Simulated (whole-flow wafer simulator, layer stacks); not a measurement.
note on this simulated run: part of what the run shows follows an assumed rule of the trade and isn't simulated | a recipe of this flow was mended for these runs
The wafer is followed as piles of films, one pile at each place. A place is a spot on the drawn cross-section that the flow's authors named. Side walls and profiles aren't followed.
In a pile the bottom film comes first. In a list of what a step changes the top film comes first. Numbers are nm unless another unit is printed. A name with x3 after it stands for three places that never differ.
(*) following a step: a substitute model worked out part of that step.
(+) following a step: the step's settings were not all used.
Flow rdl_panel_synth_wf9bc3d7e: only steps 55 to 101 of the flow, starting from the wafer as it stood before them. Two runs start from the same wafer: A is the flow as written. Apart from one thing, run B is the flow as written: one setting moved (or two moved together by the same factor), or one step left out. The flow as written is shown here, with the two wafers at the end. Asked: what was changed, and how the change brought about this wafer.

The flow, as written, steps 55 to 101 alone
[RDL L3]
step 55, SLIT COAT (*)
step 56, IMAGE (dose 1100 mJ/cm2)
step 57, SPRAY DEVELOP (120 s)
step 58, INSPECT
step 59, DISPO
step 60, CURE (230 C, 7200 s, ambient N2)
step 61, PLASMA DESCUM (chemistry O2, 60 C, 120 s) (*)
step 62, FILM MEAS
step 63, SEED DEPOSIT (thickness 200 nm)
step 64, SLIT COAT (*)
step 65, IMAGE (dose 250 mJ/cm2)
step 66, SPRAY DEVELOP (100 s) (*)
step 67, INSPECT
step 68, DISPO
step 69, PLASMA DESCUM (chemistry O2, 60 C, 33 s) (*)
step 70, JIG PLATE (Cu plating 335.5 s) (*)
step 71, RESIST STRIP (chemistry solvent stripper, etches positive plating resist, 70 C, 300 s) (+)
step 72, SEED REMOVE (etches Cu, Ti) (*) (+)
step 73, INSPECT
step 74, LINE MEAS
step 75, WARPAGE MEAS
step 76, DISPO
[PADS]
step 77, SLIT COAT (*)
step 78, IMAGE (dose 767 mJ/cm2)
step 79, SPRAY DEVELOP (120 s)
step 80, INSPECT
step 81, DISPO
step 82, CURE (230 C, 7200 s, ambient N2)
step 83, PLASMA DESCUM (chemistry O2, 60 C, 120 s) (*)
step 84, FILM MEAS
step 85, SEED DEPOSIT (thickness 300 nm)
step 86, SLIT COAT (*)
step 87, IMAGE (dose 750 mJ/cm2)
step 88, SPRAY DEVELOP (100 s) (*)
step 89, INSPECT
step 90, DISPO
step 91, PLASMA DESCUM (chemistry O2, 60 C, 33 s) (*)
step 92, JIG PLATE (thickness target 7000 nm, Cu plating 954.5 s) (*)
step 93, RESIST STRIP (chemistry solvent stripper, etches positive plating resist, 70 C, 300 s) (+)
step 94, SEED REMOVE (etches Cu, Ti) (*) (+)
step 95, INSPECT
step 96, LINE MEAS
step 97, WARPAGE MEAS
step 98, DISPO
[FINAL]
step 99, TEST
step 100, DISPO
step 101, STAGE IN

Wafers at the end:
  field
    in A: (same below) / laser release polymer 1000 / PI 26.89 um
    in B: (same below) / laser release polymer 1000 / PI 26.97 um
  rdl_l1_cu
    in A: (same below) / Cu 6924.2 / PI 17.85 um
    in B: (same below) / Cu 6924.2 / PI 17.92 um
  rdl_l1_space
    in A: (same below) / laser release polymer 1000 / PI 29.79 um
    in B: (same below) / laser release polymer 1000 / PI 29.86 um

What caused this: step 70, JIG PLATE: Cu plating 362.3 s was run, whereas the flow has Cu plating 335.5 s.

How this came from the change, step by step:
  step 70, JIG PLATE (Cu plating 335.5 s) (*)
      rdl_l3_cu, rdl_l3_land, rdl_l3_via, pads_land, pads_via: A Cu gains 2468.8 | B Cu gains 2666
  step 77, SLIT COAT (*)
      rdl_l3_space: A PI gains 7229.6 | B PI gains 7431.9
      rdl_l2_rim: A PI gains 6596.5 | B PI gains 6834.6
      (as well as at 3 more places)
  step 86, SLIT COAT (*)
      rdl_l1_cu: A ILINE-POS-THICK-GRADE-A gains 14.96 um (new film) | B ILINE-POS-THICK-GRADE-A gains 14.97 um (new film)
      rdl_l3_cu: A ILINE-POS-THICK-GRADE-A gains 15.28 um (new film) | B ILINE-POS-THICK-GRADE-A gains 15.34 um (new film)
      (as well as at 8 more places)
  step 88, SPRAY DEVELOP (100 s) (*)
      pads_cu: A ILINE-POS-THICK-GRADE-A loses 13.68 um (all of it) | B ILINE-POS-THICK-GRADE-A loses 13.69 um (all of it)
      pads_land: A ILINE-POS-THICK-GRADE-A loses 13.11 um (all of it) | B ILINE-POS-THICK-GRADE-A loses 13.1 um (all of it)
      (as well as at 1 more place)
  step 92, JIG PLATE (thickness target 7000 nm, Cu plating 954.5 s) (*)
      pads_via: A Au/Ni/Cu gains 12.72 um (new film) | B Au/Ni/Cu gains 12.69 um (new film)
  step 93, RESIST STRIP (chemistry solvent stripper, etches positive plating resist, 70 C, 300 s) (+)
      rdl_l1_cu: A ILINE-POS-THICK-GRADE-A loses 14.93 um (all of it) | B ILINE-POS-THICK-GRADE-A loses 14.94 um (all of it)
      rdl_l2_via: A ILINE-POS-THICK-GRADE-A loses 14.49 um (all of it) | B ILINE-POS-THICK-GRADE-A loses 14.5 um (all of it)
      (as well as at 6 more places)
